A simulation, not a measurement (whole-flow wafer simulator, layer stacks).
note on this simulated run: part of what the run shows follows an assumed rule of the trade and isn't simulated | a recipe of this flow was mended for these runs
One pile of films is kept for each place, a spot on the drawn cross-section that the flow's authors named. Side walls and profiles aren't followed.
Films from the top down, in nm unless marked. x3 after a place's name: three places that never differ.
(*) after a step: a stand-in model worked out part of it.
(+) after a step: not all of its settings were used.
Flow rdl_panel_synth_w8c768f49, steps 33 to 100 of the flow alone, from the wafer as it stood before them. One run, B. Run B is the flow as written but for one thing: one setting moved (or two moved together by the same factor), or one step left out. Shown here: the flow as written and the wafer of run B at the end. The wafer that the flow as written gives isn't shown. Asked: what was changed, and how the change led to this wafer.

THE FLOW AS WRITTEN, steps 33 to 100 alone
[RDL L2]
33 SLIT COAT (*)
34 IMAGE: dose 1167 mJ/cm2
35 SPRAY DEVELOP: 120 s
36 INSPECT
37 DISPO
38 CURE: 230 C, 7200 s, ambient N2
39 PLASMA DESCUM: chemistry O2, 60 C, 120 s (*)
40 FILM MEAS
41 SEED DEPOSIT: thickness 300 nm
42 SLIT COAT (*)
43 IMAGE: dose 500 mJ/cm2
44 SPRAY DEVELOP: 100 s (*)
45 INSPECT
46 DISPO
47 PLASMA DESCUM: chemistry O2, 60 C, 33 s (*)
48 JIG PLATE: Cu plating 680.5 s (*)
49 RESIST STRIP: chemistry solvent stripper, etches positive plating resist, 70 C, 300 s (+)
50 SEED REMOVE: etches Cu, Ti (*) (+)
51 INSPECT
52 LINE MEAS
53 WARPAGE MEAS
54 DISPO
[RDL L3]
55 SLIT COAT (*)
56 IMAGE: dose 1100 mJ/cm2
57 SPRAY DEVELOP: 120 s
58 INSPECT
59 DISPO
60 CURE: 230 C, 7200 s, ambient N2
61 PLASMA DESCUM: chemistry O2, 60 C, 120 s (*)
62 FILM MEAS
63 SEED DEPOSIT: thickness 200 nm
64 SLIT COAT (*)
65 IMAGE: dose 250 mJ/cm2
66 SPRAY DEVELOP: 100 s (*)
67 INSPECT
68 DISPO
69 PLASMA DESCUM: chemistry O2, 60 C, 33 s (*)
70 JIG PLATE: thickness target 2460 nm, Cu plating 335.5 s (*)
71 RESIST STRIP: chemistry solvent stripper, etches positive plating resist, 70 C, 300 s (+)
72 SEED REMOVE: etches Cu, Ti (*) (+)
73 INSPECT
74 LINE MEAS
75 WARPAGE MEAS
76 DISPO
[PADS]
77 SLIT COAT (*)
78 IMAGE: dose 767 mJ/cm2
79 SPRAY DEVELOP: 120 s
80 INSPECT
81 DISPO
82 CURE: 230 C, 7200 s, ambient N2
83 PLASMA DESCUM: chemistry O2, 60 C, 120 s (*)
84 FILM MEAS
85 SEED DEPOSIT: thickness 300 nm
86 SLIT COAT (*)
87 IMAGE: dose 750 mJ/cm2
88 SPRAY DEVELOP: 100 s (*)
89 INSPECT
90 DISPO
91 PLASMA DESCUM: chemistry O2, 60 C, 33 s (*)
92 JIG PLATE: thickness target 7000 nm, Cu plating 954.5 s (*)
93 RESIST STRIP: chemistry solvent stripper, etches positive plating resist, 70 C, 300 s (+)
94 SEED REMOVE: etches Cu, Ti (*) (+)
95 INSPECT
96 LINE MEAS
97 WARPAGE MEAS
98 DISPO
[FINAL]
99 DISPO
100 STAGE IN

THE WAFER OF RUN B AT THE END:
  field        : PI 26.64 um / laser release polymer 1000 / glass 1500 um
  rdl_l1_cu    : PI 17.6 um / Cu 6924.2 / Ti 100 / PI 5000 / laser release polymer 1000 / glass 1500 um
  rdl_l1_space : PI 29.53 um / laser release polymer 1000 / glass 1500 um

The cause: step 48, JIG PLATE: Cu plating 571.6 s was run, where the flow has Cu plating 680.5 s.

How the change led to this, step by step:
  48 JIG PLATE: Cu plating 680.5 s (*)
      rdl_l2_cu, rdl_l2_land, rdl_l2_via, rdl_l2_rim, rdl_l3_land, rdl_l3_via: Cu +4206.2 (as written it would be: Cu +5007.5)
  55 SLIT COAT (*)
      rdl_l2_space: PI +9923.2 (as written it would be: PI +10.58 um)
      field, pads_cu, pads_space, pads_land, pads_via: PI +7685.3 (as written it would be: PI +7936.4)
      (and at 8 more places)
  64 SLIT COAT (*)
      rdl_l1_rim: ILINE-POS-THICK-GRADE-A +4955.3 (new film) (as written it would be: ILINE-POS-THICK-GRADE-A +5077.5 (new film))
      rdl_l2_via: ILINE-POS-THICK-GRADE-A +4617 (new film) (as written it would be: ILINE-POS-THICK-GRADE-A +4385.9 (new film))
  71 RESIST STRIP: chemistry solvent stripper, etches positive plating resist, 70 C, 300 s (+)
      rdl_l1_rim: ILINE-POS-THICK-GRADE-A -4925.6 (all of it) (as written it would be: ILINE-POS-THICK-GRADE-A -5047.8 (all of it))
      rdl_l2_via: ILINE-POS-THICK-GRADE-A -4587.3 (all of it) (as written it would be: ILINE-POS-THICK-GRADE-A -4356.2 (all of it))
  77 SLIT COAT (*)
      rdl_l2_via: PI +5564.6 (as written it would be: PI +5347.6)
      rdl_l3_via: PI +10.54 um (new film) (as written it would be: PI +10.46 um (new film))
  86 SLIT COAT (*)
      rdl_l2_cu: ILINE-POS-THICK-GRADE-A +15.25 um (new film) (as written it would be: ILINE-POS-THICK-GRADE-A +15.31 um (new film))
      rdl_l2_space: ILINE-POS-THICK-GRADE-A +15.27 um (new film) (as written it would be: ILINE-POS-THICK-GRADE-A +15.33 um (new film))
      (and at 8 more places)
  93 RESIST STRIP: chemistry solvent stripper, etches positive plating resist, 70 C, 300 s (+)
      rdl_l2_cu: ILINE-POS-THICK-GRADE-A -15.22 um (all of it) (as written it would be: ILINE-POS-THICK-GRADE-A -15.28 um (all of it))
      rdl_l2_space: ILINE-POS-THICK-GRADE-A -15.24 um (all of it) (as written it would be: ILINE-POS-THICK-GRADE-A -15.3 um (all of it))
      (and at 8 more places)
